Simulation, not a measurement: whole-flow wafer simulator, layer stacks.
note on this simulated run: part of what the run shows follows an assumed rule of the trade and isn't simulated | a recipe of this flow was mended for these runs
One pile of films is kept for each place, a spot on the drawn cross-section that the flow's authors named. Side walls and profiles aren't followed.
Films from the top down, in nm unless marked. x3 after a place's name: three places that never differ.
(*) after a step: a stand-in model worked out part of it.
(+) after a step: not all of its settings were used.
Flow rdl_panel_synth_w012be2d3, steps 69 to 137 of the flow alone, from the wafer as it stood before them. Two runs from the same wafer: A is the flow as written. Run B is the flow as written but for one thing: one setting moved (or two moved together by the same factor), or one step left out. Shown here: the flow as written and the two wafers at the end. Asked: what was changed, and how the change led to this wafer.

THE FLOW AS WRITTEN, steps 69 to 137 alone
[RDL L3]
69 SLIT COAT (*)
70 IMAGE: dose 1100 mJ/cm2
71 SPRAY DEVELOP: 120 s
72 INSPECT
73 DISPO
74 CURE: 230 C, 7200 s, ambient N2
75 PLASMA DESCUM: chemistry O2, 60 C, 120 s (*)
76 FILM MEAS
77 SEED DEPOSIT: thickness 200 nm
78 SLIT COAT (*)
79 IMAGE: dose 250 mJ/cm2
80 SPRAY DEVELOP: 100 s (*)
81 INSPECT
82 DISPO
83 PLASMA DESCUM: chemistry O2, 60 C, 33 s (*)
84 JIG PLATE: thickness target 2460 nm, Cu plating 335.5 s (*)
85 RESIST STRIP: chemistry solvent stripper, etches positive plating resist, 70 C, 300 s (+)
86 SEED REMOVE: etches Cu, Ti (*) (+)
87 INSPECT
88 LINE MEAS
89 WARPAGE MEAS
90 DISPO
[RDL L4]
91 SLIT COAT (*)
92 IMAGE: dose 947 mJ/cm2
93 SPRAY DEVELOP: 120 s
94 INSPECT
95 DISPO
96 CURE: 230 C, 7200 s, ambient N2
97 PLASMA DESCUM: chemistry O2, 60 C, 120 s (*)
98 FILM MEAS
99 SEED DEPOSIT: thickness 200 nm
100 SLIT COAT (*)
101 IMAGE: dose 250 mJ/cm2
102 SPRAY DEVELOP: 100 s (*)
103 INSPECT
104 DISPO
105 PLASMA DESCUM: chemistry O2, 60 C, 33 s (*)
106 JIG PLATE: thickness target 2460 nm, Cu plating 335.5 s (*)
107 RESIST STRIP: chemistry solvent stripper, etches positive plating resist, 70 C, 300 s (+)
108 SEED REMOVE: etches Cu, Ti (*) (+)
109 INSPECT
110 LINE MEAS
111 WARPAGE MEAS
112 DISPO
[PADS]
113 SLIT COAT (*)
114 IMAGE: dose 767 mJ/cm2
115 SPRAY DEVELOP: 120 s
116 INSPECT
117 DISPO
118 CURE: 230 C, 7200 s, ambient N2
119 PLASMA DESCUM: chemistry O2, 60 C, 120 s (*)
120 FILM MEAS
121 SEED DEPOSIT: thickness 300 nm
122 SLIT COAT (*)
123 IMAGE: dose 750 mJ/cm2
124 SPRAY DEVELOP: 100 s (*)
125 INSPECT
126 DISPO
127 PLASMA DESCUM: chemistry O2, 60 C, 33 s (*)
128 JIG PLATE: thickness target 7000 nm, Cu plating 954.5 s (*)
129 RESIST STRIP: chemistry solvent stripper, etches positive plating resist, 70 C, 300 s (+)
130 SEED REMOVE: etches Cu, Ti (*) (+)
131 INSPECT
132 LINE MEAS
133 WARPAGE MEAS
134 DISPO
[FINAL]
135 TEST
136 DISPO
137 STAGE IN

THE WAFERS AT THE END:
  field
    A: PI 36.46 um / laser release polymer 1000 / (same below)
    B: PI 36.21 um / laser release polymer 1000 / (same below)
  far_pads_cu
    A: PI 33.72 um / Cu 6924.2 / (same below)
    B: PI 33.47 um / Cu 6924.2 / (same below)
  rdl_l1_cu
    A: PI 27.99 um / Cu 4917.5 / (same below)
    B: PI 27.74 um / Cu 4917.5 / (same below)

The cause: step 84, JIG PLATE: Cu plating 285.2 s was run, where the flow has Cu plating 335.5 s.

How the change led to this, step by step:
  84 JIG PLATE: thickness target 2460 nm, Cu plating 335.5 s (*)
      rdl_l3_cu, rdl_l3_land, rdl_l3_via, rdl_l4_land, rdl_l4_via: A Cu +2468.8 | B Cu +2098.7
  91 SLIT COAT (*)
      field, pads_cu, pads_space, pads_land, pads_via: A PI +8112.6 | B PI +7859.1
      far_pads_cu: A PI +7829.7 | B PI +7578.7
      (and at 15 more places)
  100 SLIT COAT (*)
      rdl_l3_land: A ILINE-POS-THICK-GRADE-A +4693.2 (new film) | B ILINE-POS-THICK-GRADE-A +4809.5 (new film)
      rdl_l3_via: A ILINE-POS-THICK-GRADE-A +4627.8 (new film) | B ILINE-POS-THICK-GRADE-A +4774.2 (new film)
  107 RESIST STRIP: chemistry solvent stripper, etches positive plating resist, 70 C, 300 s (+)
      rdl_l3_land: A ILINE-POS-THICK-GRADE-A -4663.5 (all of it) | B ILINE-POS-THICK-GRADE-A -4779.8 (all of it)
      rdl_l3_via: A ILINE-POS-THICK-GRADE-A -4598.1 (all of it) | B ILINE-POS-THICK-GRADE-A -4744.5 (all of it)
  113 SLIT COAT (*)
      rdl_l3_via: A PI +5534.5 | B PI +5677
      rdl_l4_via: A PI +10.89 um (new film) | B PI +10.93 um (new film)
  122 SLIT COAT (*)
      rdl_l4_cu, rdl_l4_space: A ILINE-POS-THICK-GRADE-A +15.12 um (new film) | B ILINE-POS-THICK-GRADE-A +15.11 um (new film)
      rdl_l2_land: A ILINE-POS-THICK-GRADE-A +14.88 um (new film) | B ILINE-POS-THICK-GRADE-A +14.87 um (new film)
      (and at 6 more places)
  129 RESIST STRIP: chemistry solvent stripper, etches positive plating resist, 70 C, 300 s (+)
      rdl_l2_cu, rdl_l2_space: A ILINE-POS-THICK-GRADE-A -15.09 um (all of it) | B ILINE-POS-THICK-GRADE-A -15.1 um (all of it)
      rdl_l4_cu, rdl_l4_space: A ILINE-POS-THICK-GRADE-A -15.09 um (all of it) | B ILINE-POS-THICK-GRADE-A -15.08 um (all of it)
      (and at 7 more places)
